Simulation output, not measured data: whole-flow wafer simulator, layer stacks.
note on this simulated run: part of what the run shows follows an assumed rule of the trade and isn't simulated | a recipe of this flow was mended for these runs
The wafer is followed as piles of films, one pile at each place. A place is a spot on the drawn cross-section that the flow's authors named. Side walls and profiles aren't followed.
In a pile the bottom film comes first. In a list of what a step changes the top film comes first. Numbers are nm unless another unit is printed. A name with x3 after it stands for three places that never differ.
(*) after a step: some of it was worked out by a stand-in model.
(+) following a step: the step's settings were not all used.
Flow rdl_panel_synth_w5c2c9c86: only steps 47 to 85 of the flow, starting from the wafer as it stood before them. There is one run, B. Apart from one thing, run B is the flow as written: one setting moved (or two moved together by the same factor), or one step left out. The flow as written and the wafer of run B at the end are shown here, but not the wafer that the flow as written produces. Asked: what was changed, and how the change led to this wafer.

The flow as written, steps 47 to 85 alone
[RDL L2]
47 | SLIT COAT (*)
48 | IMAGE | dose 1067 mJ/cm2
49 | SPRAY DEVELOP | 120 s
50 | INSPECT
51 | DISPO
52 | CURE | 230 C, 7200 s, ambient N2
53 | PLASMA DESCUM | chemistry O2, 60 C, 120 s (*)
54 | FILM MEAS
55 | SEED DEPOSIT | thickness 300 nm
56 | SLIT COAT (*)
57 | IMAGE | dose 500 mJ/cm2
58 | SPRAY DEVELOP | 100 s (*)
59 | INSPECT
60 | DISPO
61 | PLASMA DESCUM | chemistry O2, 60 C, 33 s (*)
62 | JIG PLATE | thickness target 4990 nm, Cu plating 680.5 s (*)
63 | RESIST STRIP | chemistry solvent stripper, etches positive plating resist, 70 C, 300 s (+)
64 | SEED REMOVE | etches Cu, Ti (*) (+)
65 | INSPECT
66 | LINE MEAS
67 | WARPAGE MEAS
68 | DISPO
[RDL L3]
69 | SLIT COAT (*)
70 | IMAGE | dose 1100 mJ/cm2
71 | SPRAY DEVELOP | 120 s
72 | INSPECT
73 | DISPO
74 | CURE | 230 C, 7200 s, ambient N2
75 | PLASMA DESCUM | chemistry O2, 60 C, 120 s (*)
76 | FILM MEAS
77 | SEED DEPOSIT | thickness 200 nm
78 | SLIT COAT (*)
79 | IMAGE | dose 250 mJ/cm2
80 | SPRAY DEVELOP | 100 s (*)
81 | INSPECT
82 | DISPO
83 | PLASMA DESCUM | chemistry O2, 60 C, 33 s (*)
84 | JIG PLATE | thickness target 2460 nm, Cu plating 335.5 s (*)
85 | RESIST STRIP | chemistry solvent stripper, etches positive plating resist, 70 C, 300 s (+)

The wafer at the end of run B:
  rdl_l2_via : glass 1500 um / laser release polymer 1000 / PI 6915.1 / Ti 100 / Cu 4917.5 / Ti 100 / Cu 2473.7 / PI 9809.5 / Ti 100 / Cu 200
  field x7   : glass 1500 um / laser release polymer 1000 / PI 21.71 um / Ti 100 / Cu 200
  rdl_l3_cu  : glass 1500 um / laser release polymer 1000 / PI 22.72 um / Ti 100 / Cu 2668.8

Cause: step 62, JIG PLATE: Cu plating 348.4 s was run, while the flow as written has Cu plating 680.5 s.

Step by step, how the change led to this:
  62 | JIG PLATE | thickness target 4990 nm, Cu plating 680.5 s (*)
      rdl_l2_cu, rdl_l2_land, rdl_l2_via, rdl_l2_rim, rdl_l3_land, rdl_l3_via: +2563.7 Cu (in the flow as written it would be: +5007.5 Cu)
  69 | SLIT COAT (*)
      rdl_l2_space: +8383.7 PI (in the flow as written it would be: +10.31 um PI)
      rdl_l2_via: +9809.5 PI (new film) (in the flow as written it would be: +11.04 um PI (new film))
      (as well as at 20 more places)
  78 | SLIT COAT (*)
      rdl_l2_cu: +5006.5 ILINE-POS-THICK-GRADE-A (new film) (in the flow as written it would be: +5163.2 ILINE-POS-THICK-GRADE-A (new film))
      rdl_l2_space: +5201 ILINE-POS-THICK-GRADE-A (new film) (in the flow as written it would be: +5535.4 ILINE-POS-THICK-GRADE-A (new film))
      (as well as at 7 more places)
  80 | SPRAY DEVELOP | 100 s (*)
      rdl_l3_cu: -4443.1 ILINE-POS-THICK-GRADE-A (all of it) (in the flow as written it would be: -4624.3 ILINE-POS-THICK-GRADE-A (all of it))
      rdl_l3_land: -3048.4 ILINE-POS-THICK-GRADE-A (all of it) (in the flow as written it would be: -2880.1 ILINE-POS-THICK-GRADE-A (all of it))
      (as well as at 1 more place)
  85 | RESIST STRIP | chemistry solvent stripper, etches positive plating resist, 70 C, 300 s (+)
      rdl_l2_cu: -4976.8 ILINE-POS-THICK-GRADE-A (all of it) (in the flow as written it would be: -5133.5 ILINE-POS-THICK-GRADE-A (all of it))
      rdl_l2_space: -5171.3 ILINE-POS-THICK-GRADE-A (all of it) (in the flow as written it would be: -5505.7 ILINE-POS-THICK-GRADE-A (all of it))
      (as well as at 4 more places)
